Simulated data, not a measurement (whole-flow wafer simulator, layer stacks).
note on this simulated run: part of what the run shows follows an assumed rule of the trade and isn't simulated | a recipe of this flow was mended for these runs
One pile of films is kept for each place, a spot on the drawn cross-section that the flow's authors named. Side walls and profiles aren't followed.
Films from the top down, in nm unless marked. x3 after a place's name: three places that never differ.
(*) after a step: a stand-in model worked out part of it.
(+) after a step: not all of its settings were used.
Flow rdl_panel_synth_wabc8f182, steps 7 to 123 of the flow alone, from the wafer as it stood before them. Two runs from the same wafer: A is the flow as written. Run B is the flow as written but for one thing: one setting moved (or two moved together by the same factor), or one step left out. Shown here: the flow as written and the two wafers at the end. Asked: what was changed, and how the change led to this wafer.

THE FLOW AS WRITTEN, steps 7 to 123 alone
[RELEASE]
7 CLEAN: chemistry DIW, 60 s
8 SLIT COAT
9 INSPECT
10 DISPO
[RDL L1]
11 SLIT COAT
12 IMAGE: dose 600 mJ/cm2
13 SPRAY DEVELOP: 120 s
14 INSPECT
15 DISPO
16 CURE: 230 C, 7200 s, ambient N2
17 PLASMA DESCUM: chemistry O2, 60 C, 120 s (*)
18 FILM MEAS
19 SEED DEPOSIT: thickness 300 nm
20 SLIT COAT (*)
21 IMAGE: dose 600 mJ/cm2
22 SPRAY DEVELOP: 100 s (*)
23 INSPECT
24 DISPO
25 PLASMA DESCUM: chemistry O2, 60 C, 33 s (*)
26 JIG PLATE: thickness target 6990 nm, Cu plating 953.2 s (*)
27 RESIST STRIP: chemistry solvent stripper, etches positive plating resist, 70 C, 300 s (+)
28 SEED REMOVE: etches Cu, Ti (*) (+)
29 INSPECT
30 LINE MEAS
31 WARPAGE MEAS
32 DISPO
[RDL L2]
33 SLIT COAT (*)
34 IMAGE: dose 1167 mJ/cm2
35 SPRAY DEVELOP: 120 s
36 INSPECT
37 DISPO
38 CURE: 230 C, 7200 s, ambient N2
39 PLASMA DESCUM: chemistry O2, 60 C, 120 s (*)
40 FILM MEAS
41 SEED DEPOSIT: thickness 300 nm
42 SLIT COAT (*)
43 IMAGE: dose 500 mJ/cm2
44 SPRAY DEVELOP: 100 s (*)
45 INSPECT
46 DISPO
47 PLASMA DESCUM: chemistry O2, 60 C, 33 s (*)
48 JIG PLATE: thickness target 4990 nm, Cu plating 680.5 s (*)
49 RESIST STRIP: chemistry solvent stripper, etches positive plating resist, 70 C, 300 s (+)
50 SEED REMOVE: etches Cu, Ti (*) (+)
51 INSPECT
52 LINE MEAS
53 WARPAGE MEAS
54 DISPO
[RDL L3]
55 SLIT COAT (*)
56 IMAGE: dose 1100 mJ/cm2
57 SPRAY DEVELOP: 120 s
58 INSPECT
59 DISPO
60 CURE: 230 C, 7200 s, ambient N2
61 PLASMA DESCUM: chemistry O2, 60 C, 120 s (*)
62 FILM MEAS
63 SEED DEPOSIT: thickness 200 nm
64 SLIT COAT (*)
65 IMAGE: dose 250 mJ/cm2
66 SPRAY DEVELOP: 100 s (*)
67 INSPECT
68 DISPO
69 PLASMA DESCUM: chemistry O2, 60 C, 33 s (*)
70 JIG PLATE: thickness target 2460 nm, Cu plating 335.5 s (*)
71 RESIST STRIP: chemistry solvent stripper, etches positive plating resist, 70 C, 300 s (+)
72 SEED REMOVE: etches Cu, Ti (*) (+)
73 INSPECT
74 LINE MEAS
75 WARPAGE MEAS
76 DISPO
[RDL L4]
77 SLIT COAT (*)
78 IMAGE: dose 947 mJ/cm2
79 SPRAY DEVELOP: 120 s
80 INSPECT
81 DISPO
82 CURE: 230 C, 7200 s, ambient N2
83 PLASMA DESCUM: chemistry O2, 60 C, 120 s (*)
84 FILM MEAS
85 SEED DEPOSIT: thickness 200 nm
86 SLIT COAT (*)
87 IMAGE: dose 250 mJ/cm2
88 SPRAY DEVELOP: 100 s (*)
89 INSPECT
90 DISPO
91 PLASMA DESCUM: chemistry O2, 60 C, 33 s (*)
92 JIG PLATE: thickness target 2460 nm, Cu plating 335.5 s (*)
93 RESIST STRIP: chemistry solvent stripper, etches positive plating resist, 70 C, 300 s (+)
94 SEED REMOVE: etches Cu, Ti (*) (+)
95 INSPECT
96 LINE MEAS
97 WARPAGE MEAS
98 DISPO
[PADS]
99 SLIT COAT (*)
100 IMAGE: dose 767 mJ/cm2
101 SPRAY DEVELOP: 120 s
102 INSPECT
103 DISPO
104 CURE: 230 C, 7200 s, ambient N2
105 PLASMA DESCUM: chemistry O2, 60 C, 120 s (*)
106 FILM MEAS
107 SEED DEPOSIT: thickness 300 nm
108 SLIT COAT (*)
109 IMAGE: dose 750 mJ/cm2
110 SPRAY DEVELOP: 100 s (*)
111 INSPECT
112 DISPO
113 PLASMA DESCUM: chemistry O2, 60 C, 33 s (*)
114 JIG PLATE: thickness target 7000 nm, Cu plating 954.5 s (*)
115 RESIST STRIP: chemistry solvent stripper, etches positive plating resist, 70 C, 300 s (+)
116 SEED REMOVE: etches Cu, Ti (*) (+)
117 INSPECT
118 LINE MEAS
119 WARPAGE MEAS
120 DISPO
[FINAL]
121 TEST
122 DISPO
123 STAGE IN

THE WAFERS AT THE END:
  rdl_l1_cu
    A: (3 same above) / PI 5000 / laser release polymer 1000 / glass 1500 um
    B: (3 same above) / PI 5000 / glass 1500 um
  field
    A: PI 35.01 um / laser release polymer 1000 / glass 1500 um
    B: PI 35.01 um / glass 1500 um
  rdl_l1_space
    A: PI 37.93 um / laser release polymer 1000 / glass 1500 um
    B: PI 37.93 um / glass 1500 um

The cause: step 8, SLIT COAT, was left out.

How the change led to this, step by step:
  (no step that both runs have acts differently)
